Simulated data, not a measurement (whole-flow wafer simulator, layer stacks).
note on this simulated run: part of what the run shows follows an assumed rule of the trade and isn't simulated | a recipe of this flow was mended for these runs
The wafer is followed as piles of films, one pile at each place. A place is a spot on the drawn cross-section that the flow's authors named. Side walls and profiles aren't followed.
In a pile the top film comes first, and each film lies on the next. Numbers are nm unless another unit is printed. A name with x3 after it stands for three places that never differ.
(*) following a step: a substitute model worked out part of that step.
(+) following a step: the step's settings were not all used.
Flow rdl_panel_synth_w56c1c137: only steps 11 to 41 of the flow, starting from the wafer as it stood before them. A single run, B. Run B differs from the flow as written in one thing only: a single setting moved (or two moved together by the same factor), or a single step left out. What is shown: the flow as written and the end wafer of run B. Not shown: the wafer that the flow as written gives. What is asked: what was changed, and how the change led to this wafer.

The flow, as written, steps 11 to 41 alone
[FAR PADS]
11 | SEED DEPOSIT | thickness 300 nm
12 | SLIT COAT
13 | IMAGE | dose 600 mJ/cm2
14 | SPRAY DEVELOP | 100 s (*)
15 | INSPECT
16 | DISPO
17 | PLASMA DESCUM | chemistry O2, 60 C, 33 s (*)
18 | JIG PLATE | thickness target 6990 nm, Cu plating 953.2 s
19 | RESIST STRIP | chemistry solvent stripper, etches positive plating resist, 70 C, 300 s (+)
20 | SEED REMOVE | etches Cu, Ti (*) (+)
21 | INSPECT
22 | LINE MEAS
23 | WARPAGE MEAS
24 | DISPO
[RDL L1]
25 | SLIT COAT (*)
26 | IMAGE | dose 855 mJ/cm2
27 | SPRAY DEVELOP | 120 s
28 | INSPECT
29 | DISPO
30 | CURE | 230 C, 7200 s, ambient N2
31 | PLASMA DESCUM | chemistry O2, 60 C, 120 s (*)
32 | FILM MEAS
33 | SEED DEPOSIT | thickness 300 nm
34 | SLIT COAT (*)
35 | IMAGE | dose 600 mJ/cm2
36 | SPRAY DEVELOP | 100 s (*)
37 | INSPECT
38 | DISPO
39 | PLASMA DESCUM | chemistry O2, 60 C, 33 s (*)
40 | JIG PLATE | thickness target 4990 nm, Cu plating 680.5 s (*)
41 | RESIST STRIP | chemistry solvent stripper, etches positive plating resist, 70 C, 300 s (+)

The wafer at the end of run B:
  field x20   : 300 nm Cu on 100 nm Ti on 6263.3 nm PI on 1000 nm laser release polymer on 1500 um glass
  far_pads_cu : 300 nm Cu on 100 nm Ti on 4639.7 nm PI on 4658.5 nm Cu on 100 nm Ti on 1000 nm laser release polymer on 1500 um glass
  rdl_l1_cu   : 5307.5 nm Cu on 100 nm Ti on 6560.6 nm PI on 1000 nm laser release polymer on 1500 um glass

Cause: step 18, JIG PLATE: Cu plating 645.3 s was run, while the flow as written has Cu plating 953.2 s.

How this came from the change, step by step:
  18 | JIG PLATE | thickness target 6990 nm, Cu plating 953.2 s
      far_pads_cu, rdl_l1_land, rdl_l1_via: +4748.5 Cu (as written it would have been: +7014.2 Cu)
  25 | SLIT COAT (*)
      field x20, rdl_l1_rim x3: +6263.3 PI (new film) (as written it would have been: +6915.1 PI (new film))
      far_pads_cu: +4639.7 PI (new film) (as written it would have been: +4450.5 PI (new film))
      (also at 2 further places)
  34 | SLIT COAT (*)
      rdl_l1_land: +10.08 um ILINE-POS-THICK-GRADE-A (new film) (as written it would have been: +9677 ILINE-POS-THICK-GRADE-A (new film))
      far_pads_cu: +10.68 um ILINE-POS-THICK-GRADE-A (new film) (as written it would have been: +10.3 um ILINE-POS-THICK-GRADE-A (new film))
      (also at 3 further places)
  36 | SPRAY DEVELOP | 100 s (*)
      rdl_l1_land: -10.08 um ILINE-POS-THICK-GRADE-A (all of it) (as written it would have been: -9677 ILINE-POS-THICK-GRADE-A (all of it))
      rdl_l1_cu: -12.2 um ILINE-POS-THICK-GRADE-A (all of it) (as written it would have been: -12.38 um ILINE-POS-THICK-GRADE-A (all of it))
      (also at 1 further place)
  41 | RESIST STRIP | chemistry solvent stripper, etches positive plating resist, 70 C, 300 s (+)
      far_pads_cu: -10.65 um ILINE-POS-THICK-GRADE-A (all of it) (as written it would have been: -10.27 um ILINE-POS-THICK-GRADE-A (all of it))
      rdl_l1_space: -12.18 um ILINE-POS-THICK-GRADE-A (all of it) (as written it would have been: -12.36 um ILINE-POS-THICK-GRADE-A (all of it))
